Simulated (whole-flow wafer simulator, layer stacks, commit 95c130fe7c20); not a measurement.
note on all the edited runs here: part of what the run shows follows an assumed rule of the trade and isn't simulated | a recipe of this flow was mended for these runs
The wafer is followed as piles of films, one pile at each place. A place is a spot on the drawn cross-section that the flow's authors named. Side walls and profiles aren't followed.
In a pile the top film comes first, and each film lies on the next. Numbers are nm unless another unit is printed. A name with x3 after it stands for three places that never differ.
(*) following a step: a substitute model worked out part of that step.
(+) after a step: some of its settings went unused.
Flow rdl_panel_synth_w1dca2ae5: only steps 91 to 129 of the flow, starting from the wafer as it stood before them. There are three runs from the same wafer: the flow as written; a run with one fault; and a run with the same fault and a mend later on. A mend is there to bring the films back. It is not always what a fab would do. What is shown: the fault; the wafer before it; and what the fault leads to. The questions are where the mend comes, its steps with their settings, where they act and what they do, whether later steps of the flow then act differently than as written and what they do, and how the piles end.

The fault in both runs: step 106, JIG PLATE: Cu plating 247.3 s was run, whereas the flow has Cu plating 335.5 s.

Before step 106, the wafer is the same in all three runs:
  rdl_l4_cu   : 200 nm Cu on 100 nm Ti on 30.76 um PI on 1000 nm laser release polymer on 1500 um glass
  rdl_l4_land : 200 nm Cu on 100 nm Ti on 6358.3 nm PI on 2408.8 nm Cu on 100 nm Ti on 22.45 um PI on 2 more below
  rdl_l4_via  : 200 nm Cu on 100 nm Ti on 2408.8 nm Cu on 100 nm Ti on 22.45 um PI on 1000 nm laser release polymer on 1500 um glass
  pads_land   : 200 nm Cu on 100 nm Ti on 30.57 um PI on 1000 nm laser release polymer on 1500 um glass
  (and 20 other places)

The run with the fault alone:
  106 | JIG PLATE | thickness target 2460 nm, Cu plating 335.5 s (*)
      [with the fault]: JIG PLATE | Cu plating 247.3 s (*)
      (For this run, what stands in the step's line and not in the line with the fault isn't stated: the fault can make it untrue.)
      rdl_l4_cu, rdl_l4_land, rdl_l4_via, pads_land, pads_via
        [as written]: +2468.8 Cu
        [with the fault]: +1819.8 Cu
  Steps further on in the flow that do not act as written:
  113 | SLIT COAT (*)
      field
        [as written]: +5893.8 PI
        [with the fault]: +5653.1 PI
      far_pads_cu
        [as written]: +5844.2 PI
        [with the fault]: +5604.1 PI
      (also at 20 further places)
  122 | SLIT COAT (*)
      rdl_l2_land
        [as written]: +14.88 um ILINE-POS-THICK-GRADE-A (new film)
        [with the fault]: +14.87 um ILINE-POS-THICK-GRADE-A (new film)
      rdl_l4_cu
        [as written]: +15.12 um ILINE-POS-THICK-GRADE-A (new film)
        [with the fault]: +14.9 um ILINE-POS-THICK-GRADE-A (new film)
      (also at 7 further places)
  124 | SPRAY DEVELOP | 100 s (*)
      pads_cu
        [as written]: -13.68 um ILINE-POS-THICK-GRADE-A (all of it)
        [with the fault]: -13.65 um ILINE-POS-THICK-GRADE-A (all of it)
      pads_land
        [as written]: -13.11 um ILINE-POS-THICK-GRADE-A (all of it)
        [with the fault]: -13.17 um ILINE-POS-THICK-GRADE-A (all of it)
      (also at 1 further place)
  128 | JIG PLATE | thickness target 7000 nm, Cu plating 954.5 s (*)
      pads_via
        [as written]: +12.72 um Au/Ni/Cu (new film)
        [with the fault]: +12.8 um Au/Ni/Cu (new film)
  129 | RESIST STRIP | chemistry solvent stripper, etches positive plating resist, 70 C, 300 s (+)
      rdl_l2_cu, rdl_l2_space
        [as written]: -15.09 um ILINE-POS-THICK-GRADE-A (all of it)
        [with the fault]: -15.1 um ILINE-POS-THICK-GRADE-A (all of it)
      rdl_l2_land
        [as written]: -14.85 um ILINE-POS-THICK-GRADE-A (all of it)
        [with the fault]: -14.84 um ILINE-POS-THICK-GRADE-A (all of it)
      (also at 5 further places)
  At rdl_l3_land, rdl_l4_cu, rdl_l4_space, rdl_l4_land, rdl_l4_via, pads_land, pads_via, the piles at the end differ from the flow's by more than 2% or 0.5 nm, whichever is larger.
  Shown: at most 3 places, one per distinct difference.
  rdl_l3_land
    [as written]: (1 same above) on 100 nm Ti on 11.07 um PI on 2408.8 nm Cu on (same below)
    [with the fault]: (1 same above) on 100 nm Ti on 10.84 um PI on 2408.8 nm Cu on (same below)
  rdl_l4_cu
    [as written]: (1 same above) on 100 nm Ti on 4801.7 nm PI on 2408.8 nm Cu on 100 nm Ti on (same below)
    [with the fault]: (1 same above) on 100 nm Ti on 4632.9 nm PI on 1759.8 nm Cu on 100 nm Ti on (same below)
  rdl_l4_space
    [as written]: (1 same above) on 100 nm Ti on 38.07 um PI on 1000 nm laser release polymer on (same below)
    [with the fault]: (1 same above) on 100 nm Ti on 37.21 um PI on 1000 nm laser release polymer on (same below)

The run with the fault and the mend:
  The mend stands after step 106.
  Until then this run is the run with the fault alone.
  106a | JIG PLATE | Cu plating 88.24 s (*) (the flow's step 106, run once more with other settings)
      rdl_l4_cu, rdl_l4_land, rdl_l4_via, pads_land, pads_via
        +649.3 Cu
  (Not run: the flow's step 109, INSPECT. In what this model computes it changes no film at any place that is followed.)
  Steps further on in the flow that do not act as written:
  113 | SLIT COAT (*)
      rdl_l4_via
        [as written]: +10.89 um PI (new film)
        [with the mend]: +10.9 um PI (new film)
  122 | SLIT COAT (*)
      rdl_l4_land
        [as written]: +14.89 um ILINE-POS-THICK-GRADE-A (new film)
        [with the mend]: +14.88 um ILINE-POS-THICK-GRADE-A (new film)
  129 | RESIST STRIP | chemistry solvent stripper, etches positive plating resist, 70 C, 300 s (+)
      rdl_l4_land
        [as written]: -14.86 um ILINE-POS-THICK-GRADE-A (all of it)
        [with the mend]: -14.85 um ILINE-POS-THICK-GRADE-A (all of it)
  The piles end only slightly different from the flow's at the places that both follow, by no more than 2% or 0.5 nm, whichever is larger.
